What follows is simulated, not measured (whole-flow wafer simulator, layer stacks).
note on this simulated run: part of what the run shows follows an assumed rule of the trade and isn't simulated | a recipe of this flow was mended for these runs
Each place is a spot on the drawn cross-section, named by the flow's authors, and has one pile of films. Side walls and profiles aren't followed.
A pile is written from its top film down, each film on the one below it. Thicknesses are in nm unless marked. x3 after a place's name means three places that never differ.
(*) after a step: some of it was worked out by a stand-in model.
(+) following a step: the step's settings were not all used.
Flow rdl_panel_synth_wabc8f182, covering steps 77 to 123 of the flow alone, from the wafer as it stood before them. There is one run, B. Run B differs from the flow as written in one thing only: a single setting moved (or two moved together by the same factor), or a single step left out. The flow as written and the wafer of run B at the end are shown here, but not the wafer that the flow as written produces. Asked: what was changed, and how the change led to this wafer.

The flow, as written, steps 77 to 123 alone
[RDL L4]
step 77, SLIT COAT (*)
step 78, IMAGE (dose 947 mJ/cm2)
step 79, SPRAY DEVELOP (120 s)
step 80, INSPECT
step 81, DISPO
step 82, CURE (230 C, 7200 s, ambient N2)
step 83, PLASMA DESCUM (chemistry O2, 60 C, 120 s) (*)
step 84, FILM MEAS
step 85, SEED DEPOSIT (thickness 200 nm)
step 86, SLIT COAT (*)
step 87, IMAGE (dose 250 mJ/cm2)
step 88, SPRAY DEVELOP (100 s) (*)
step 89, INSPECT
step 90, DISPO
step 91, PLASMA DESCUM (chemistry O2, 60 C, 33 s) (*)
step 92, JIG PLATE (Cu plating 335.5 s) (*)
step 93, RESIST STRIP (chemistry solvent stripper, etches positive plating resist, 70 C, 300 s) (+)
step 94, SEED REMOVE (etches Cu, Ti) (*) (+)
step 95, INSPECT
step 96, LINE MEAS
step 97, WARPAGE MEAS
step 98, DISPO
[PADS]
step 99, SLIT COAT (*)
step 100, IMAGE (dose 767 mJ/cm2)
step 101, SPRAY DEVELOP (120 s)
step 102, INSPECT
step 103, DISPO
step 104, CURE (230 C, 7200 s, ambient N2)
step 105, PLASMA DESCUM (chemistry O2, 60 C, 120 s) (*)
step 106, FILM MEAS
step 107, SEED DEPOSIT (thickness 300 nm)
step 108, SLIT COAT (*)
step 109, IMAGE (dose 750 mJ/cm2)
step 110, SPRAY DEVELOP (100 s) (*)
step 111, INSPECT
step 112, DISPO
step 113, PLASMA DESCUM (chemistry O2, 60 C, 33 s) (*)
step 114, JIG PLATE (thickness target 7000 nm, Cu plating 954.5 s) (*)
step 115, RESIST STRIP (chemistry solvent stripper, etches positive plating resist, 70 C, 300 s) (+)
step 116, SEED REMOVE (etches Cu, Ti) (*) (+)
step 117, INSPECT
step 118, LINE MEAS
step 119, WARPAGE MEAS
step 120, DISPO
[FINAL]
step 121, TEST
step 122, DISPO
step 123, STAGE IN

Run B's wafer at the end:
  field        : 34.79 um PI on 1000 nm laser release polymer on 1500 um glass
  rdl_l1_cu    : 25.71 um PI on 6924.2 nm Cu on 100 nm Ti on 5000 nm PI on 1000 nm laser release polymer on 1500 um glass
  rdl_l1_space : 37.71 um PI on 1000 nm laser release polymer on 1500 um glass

The reason: step 92, JIG PLATE: Cu plating 255 s was run, though the flow has Cu plating 335.5 s.

The path from the change to this, step by step:
  step 92, JIG PLATE (Cu plating 335.5 s) (*)
      rdl_l4_cu, rdl_l4_land, rdl_l4_via, pads_land, pads_via: Cu gains 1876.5 (in the flow as written it would be: Cu gains 2468.8)
  step 99, SLIT COAT (*)
      field: PI gains 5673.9 (in the flow as written it would be: PI gains 5893.8)
      rdl_l1_cu: PI gains 5655.1 (in the flow as written it would be: PI gains 5874.7)
      (as well as at 18 more places)
  step 108, SLIT COAT (*)
      rdl_l4_cu: ILINE-POS-THICK-GRADE-A gains 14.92 um (new film) (in the flow as written it would be: ILINE-POS-THICK-GRADE-A gains 15.12 um (new film))
      rdl_l4_space: ILINE-POS-THICK-GRADE-A gains 14.95 um (new film) (in the flow as written it would be: ILINE-POS-THICK-GRADE-A gains 15.12 um (new film))
      (as well as at 6 more places)
  step 110, SPRAY DEVELOP (100 s) (*)
      pads_cu: ILINE-POS-THICK-GRADE-A loses 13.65 um (all of it) (in the flow as written it would be: ILINE-POS-THICK-GRADE-A loses 13.68 um (all of it))
      pads_land: ILINE-POS-THICK-GRADE-A loses 13.16 um (all of it) (in the flow as written it would be: ILINE-POS-THICK-GRADE-A loses 13.11 um (all of it))
      (as well as at 1 more place)
  step 115, RESIST STRIP (chemistry solvent stripper, etches positive plating resist, 70 C, 300 s) (+)
      rdl_l4_cu: ILINE-POS-THICK-GRADE-A loses 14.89 um (all of it) (in the flow as written it would be: ILINE-POS-THICK-GRADE-A loses 15.09 um (all of it))
      rdl_l4_space: ILINE-POS-THICK-GRADE-A loses 14.92 um (all of it) (in the flow as written it would be: ILINE-POS-THICK-GRADE-A loses 15.09 um (all of it))
      (as well as at 3 more places)
